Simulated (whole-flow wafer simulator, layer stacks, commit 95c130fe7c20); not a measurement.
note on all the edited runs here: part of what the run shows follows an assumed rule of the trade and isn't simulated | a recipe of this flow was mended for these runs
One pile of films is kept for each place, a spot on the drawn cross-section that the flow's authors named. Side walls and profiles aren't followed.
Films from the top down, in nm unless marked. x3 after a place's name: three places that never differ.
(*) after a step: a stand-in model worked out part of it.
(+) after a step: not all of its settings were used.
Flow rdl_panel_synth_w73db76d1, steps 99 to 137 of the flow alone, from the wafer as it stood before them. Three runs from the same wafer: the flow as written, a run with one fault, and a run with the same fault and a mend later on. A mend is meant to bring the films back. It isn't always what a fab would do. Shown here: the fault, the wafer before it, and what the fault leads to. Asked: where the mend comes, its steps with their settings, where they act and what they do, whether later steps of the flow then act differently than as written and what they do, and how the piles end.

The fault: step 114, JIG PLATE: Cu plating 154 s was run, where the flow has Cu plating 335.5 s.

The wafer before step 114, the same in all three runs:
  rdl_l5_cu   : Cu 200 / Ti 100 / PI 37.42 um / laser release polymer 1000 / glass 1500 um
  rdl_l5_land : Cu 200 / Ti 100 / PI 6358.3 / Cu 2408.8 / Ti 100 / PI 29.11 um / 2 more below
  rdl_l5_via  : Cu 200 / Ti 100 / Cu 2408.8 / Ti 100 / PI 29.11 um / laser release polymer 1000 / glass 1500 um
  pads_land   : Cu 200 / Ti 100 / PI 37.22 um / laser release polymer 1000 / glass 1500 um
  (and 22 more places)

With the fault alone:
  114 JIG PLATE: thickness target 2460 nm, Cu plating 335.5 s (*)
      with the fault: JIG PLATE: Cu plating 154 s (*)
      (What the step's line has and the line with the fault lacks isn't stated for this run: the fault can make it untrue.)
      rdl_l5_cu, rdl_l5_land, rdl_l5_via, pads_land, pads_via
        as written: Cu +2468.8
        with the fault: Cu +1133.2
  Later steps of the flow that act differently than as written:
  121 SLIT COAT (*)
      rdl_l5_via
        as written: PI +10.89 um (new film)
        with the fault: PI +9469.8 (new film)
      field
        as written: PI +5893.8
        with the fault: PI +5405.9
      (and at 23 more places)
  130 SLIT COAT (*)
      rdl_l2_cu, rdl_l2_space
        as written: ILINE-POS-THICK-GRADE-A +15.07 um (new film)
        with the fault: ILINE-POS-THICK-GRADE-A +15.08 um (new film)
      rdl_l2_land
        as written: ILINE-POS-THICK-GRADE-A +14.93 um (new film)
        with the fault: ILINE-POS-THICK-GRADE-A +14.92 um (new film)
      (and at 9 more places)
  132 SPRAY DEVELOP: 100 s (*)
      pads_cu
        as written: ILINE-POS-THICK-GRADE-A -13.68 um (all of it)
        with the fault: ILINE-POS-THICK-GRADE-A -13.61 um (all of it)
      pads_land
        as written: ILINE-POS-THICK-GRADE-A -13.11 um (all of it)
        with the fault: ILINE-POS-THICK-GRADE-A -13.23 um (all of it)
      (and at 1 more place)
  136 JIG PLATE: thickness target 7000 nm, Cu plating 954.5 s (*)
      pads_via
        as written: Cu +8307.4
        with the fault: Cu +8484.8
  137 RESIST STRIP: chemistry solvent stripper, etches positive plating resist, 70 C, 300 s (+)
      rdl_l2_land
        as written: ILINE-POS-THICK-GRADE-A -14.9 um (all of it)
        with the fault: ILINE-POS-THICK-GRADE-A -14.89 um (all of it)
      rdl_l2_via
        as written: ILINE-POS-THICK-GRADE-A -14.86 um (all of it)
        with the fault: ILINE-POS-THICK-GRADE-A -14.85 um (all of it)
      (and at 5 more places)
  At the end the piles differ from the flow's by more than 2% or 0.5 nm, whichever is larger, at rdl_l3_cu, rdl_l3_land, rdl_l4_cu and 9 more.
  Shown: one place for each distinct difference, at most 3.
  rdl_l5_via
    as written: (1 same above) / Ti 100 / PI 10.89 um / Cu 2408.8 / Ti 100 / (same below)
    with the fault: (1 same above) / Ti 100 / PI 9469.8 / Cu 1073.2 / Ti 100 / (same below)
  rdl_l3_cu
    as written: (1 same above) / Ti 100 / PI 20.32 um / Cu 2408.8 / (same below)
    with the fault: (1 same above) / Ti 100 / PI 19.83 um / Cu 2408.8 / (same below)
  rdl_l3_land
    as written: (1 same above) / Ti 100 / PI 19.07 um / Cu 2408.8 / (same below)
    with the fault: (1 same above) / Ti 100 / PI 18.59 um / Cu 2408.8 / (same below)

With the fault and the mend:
  The mend comes after step 114.
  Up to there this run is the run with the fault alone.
  114a JIG PLATE: Cu plating 181.5 s (*) (the flow's step 114 once more, with other settings)
      rdl_l5_cu, rdl_l5_land, rdl_l5_via, pads_land, pads_via
        Cu +1335.6
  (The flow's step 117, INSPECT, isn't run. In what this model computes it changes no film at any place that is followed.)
  No later step of the flow acts differently than as written at any place that is followed.
  At the end the piles are the same as the flow's at every place that both follow.
